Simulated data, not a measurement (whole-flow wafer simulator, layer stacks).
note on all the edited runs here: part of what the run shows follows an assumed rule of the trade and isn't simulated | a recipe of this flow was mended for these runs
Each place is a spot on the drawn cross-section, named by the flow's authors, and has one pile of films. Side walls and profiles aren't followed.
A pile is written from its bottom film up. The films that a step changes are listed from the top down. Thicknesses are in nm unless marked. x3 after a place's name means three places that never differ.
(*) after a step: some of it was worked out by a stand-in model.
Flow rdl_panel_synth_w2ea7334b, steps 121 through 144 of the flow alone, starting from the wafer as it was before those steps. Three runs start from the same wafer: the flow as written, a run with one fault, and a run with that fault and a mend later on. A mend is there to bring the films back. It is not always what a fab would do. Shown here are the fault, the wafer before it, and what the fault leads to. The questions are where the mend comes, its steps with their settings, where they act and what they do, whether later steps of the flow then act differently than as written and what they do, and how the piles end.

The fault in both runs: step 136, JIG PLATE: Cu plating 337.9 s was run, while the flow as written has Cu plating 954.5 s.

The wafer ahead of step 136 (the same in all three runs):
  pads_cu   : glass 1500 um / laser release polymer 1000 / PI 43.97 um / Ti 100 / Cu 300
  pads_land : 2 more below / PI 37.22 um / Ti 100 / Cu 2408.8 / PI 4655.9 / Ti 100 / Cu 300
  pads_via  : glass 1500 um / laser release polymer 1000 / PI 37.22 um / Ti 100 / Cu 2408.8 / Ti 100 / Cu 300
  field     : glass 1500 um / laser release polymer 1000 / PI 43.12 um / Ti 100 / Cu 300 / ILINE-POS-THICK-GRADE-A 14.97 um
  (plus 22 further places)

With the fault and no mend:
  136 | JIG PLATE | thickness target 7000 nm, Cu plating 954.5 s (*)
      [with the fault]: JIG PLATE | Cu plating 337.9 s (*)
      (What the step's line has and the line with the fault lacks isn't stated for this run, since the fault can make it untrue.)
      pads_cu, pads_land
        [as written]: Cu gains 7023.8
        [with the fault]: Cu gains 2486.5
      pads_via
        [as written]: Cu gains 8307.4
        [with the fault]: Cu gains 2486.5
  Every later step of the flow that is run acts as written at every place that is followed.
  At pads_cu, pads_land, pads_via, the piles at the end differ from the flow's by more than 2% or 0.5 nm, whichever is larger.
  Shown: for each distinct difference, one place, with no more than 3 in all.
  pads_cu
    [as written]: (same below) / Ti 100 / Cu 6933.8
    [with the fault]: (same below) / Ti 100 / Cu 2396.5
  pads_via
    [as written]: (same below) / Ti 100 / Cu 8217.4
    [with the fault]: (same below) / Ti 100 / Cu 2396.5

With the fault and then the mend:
  The mend stands after step 136.
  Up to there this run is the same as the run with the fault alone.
  136a | JIG PLATE | Cu plating 616.6 s (*) (the flow's step 136 again, with other settings)
      pads_cu, pads_land
        Cu gains 4537.3
      pads_via
        Cu gains 5821
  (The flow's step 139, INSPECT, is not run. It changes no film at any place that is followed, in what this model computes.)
  Every later step of the flow that is run acts as written at every place that is followed.
  The piles end the same as the flow's at every place that both follow.
